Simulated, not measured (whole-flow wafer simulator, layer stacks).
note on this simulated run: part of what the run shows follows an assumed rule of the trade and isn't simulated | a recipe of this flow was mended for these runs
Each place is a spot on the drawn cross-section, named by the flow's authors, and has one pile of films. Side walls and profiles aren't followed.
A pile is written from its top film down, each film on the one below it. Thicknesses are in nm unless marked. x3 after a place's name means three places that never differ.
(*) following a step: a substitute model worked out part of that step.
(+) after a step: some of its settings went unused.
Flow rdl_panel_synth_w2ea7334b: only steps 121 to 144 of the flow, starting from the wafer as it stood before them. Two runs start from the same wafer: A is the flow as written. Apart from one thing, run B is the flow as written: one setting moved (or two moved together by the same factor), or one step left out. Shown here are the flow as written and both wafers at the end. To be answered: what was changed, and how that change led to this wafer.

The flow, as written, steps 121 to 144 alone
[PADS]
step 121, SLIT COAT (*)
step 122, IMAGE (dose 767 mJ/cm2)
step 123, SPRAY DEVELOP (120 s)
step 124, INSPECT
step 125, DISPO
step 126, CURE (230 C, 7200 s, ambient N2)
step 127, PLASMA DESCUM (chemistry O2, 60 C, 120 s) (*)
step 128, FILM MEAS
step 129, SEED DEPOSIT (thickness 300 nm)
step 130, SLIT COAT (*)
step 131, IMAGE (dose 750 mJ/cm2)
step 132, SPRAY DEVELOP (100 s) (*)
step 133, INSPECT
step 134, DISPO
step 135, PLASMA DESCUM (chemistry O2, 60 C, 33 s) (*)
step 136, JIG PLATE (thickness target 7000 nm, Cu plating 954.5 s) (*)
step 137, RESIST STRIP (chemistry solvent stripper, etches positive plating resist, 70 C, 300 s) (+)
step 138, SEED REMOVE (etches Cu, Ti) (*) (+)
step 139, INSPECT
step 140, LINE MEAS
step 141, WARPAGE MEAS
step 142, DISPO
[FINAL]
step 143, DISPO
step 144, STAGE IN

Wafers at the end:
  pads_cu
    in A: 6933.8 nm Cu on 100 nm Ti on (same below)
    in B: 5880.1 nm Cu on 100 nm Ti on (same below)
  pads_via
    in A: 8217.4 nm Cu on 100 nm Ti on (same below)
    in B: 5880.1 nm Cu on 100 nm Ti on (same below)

What caused this: step 136, JIG PLATE: Cu plating 811.3 s was run, while the flow as written has Cu plating 954.5 s.

Step by step, how the change led to this:
  step 136, JIG PLATE (thickness target 7000 nm, Cu plating 954.5 s) (*)
      pads_cu, pads_land: A +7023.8 Cu | B +5970.1 Cu
      pads_via: A +8307.4 Cu | B +5970.1 Cu
